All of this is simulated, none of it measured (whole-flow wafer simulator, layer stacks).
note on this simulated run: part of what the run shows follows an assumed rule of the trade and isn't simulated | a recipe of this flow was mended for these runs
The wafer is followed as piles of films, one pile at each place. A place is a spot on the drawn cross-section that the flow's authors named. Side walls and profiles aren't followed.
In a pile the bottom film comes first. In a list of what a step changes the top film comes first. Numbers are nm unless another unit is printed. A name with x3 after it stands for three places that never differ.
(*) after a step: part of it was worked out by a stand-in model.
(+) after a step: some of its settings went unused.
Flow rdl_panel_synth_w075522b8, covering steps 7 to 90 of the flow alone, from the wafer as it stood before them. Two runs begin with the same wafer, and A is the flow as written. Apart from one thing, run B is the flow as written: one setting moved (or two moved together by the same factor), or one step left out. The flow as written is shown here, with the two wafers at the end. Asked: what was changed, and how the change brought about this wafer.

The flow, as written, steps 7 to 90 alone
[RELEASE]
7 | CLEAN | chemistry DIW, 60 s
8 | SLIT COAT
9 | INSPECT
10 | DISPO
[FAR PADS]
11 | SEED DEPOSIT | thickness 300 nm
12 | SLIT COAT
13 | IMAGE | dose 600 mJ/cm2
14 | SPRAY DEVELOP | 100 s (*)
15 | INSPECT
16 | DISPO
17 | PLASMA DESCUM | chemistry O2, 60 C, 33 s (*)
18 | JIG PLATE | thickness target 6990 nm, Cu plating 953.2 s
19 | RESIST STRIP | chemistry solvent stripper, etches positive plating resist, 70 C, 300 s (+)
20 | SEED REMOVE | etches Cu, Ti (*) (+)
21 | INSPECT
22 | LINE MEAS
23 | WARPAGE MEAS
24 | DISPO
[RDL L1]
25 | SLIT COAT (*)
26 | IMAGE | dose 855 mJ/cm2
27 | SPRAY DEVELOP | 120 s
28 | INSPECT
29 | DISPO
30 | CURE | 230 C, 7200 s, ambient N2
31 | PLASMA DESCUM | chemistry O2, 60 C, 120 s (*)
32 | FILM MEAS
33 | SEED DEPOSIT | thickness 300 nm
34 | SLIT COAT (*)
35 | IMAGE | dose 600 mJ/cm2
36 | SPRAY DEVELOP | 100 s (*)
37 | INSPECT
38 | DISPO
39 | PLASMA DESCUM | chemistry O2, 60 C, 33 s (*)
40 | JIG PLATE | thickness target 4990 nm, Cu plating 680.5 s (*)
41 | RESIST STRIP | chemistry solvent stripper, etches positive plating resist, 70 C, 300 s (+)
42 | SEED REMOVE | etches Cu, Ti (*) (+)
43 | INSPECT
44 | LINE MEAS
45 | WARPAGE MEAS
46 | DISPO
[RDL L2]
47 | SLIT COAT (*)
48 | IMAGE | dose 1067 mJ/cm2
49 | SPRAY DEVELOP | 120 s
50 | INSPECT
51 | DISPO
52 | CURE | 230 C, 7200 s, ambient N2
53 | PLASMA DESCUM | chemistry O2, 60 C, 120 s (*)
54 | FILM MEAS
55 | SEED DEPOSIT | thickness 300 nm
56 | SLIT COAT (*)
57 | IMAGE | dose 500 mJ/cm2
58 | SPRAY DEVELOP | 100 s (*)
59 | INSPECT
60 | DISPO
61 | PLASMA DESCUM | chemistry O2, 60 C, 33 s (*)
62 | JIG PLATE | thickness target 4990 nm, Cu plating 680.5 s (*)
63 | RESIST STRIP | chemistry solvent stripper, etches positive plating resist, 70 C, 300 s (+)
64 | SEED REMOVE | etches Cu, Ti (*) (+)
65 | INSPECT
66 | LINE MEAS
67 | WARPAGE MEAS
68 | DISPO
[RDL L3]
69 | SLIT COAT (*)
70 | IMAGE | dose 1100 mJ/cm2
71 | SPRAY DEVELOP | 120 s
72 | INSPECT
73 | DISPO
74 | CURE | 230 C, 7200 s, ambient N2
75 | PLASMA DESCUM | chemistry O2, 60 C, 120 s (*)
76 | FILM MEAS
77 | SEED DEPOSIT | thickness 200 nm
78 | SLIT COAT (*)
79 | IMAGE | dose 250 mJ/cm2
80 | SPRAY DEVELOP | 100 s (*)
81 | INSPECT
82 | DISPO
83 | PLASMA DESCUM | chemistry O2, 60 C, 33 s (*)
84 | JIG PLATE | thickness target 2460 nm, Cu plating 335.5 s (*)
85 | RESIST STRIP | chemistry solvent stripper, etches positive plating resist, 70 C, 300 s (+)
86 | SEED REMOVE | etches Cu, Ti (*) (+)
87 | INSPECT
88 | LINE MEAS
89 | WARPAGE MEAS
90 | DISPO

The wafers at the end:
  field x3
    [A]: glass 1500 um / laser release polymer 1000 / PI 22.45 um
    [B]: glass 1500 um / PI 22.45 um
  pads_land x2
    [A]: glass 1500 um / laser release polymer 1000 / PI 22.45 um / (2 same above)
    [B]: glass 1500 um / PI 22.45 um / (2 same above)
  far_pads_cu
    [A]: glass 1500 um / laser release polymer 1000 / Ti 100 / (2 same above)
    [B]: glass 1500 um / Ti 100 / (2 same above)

The reason: step 8, SLIT COAT, was not run.

Step by step, how the change led to this:
  (no step that both runs have acts differently)
